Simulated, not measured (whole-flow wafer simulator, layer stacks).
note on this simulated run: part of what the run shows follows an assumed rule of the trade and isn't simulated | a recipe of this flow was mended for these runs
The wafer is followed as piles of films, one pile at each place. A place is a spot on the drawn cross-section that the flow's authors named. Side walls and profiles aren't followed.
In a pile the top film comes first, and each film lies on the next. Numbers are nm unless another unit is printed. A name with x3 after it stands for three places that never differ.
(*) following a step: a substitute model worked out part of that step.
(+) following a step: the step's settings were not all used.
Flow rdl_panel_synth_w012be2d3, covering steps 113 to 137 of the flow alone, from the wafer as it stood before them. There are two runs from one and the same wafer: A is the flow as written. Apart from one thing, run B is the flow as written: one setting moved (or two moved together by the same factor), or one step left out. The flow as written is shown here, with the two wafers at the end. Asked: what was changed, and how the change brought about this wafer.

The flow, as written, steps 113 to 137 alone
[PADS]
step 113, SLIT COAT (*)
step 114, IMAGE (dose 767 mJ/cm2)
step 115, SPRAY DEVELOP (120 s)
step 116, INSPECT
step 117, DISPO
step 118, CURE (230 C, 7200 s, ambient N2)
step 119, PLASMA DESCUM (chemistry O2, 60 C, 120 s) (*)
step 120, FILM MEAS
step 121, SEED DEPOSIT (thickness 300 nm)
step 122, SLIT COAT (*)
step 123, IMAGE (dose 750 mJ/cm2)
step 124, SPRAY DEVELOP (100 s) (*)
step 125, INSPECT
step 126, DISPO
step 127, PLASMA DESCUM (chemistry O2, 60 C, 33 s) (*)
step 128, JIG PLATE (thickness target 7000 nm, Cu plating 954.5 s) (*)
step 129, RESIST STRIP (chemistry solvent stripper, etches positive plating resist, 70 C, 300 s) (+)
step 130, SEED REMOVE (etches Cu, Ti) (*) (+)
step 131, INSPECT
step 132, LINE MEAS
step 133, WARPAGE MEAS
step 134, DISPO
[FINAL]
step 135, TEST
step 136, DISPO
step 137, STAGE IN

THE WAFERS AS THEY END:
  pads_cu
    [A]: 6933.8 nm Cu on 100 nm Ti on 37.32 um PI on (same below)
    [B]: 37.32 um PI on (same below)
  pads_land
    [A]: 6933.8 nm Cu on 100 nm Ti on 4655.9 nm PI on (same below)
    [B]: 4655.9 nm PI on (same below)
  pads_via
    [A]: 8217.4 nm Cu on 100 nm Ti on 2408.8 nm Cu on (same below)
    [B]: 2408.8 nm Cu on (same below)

What caused this: step 124, SPRAY DEVELOP: 100 s (*), was skipped.

The path from the change to this, step by step:
  step 127, PLASMA DESCUM (chemistry O2, 60 C, 33 s) (*)
      pads_cu, pads_land, pads_via: A nothing | B ILINE-POS-THICK-GRADE-A loses 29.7
  step 128, JIG PLATE (thickness target 7000 nm, Cu plating 954.5 s) (*)
      pads_cu, pads_land: A Cu gains 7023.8 | B nothing
      pads_via: A Cu gains 8307.4 | B nothing
  step 129, RESIST STRIP (chemistry solvent stripper, etches positive plating resist, 70 C, 300 s) (+)
      pads_cu: A nothing | B ILINE-POS-THICK-GRADE-A loses 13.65 um (all of it)
      pads_land: A nothing | B ILINE-POS-THICK-GRADE-A loses 13.08 um (all of it)
      (as well as at 1 more place)
  step 130, SEED REMOVE (etches Cu, Ti) (*) (+)
      pads_cu, pads_land, pads_via: A Cu loses 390 | B Cu loses 300 (all of it), Ti loses 100 (all of it)
With metal films that touch counted as one body, pads_cu has 0 bodies; the flow as written gives 1 body.
With metal films that touch counted as one body, pads_land has 1 body; the flow as written gives 2 bodies (between them, from the top down: PI 4655.9).
